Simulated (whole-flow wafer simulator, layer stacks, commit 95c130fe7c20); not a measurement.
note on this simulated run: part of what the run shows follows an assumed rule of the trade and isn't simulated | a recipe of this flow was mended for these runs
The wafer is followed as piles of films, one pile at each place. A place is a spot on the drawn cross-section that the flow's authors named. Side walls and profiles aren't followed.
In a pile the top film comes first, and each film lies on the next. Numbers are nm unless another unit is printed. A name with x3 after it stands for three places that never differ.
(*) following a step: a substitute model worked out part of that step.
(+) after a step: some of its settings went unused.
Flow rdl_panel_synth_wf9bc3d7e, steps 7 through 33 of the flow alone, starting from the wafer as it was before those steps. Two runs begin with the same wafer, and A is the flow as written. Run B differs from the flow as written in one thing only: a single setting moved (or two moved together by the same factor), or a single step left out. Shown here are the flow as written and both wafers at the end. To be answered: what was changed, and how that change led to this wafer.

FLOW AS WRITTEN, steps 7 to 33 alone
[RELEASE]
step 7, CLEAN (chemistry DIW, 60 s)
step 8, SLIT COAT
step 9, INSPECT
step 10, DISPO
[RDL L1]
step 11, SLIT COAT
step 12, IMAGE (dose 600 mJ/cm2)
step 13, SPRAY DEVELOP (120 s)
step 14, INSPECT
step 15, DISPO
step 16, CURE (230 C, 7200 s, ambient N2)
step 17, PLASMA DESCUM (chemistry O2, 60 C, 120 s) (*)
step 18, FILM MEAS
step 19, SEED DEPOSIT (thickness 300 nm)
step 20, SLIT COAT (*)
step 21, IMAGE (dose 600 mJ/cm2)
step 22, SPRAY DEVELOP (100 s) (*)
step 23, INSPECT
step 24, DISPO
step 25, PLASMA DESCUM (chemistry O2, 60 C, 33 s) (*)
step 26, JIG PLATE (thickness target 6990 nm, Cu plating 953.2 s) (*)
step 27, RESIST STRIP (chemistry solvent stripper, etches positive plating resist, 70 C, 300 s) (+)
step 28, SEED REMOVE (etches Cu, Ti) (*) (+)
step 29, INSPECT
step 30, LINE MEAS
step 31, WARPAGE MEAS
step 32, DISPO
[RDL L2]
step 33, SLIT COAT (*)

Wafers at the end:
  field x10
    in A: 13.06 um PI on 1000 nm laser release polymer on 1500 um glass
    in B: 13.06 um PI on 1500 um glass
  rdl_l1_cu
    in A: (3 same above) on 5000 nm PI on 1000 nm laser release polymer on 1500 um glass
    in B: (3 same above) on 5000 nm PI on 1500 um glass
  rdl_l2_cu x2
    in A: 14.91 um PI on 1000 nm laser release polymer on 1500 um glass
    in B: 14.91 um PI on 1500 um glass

Cause: step 8, SLIT COAT, was skipped.

The path from the change to this, step by step:
  (no step that both runs have acts differently)
